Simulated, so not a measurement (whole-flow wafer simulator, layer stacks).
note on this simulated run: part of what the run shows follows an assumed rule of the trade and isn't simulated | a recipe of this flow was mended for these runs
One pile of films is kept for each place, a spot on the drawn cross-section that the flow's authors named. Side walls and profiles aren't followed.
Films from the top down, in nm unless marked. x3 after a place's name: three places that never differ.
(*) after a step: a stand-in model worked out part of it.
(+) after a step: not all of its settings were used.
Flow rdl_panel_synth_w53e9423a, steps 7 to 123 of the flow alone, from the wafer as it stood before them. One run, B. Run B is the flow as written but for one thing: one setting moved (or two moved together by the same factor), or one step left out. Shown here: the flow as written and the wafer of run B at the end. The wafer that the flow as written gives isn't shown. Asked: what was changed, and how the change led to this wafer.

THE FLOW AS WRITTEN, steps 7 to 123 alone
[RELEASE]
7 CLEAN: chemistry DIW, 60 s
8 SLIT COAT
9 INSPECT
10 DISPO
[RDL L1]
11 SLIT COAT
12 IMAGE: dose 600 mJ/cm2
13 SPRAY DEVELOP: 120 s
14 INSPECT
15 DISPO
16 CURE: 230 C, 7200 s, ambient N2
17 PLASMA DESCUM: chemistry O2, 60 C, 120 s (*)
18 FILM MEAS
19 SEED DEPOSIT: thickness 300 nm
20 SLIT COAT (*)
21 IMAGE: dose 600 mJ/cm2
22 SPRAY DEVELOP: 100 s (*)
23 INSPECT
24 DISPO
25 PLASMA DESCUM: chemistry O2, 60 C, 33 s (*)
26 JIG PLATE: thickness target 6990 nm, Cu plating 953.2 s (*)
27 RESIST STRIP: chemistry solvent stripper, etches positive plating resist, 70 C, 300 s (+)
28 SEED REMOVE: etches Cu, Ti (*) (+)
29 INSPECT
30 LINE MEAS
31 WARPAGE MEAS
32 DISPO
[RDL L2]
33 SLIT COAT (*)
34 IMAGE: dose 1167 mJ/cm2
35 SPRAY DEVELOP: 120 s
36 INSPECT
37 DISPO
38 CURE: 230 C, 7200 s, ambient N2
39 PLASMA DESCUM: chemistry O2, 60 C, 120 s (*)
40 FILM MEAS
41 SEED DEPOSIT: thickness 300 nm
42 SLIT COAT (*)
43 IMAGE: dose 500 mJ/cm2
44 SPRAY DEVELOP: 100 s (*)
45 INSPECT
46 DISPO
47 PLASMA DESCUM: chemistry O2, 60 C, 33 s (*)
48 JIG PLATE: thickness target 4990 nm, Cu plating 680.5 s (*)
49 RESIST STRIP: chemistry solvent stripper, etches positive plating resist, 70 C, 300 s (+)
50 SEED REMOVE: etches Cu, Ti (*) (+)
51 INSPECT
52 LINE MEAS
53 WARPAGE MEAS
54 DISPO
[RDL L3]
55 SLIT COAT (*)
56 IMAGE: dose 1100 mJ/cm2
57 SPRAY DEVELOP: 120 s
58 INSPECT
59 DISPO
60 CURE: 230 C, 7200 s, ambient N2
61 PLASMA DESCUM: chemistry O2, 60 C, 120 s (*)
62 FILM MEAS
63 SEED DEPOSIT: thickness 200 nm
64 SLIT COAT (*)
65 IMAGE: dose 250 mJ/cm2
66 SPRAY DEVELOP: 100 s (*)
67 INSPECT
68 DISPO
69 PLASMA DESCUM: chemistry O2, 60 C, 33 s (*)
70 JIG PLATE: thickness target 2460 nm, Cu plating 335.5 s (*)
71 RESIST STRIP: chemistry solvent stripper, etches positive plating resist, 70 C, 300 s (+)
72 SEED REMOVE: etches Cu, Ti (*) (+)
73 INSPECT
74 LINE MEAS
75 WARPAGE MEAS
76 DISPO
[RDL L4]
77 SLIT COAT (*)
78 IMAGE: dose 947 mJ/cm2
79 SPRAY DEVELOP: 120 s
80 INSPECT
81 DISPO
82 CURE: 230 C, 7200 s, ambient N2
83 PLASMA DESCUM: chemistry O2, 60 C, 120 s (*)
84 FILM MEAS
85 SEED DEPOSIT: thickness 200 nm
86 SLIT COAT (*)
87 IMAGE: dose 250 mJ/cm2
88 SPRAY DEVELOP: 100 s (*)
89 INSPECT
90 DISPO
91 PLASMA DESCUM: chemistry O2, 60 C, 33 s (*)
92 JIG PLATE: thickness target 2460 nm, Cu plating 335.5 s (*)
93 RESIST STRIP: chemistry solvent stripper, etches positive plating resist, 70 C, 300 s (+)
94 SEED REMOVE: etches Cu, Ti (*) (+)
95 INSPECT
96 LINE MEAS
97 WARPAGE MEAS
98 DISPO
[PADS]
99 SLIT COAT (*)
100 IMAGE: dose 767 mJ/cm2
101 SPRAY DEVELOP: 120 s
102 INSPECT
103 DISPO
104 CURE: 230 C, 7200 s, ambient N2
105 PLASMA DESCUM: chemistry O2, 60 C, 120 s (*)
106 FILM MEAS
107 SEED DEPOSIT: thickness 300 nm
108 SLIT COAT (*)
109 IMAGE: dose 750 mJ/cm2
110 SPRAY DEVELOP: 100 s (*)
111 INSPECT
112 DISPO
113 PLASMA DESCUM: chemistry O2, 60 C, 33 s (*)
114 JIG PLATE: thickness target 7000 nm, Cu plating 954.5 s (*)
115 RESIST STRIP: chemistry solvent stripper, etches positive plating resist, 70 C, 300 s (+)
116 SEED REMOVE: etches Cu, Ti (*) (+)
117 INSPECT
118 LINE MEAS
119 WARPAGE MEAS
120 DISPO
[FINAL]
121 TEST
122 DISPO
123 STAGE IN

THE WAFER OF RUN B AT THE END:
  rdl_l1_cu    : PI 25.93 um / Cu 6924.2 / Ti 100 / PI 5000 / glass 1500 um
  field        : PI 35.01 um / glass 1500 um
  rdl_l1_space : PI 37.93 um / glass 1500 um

The cause: step 8, SLIT COAT, was left out.

How the change led to this, step by step:
  (no step that both runs have acts differently)
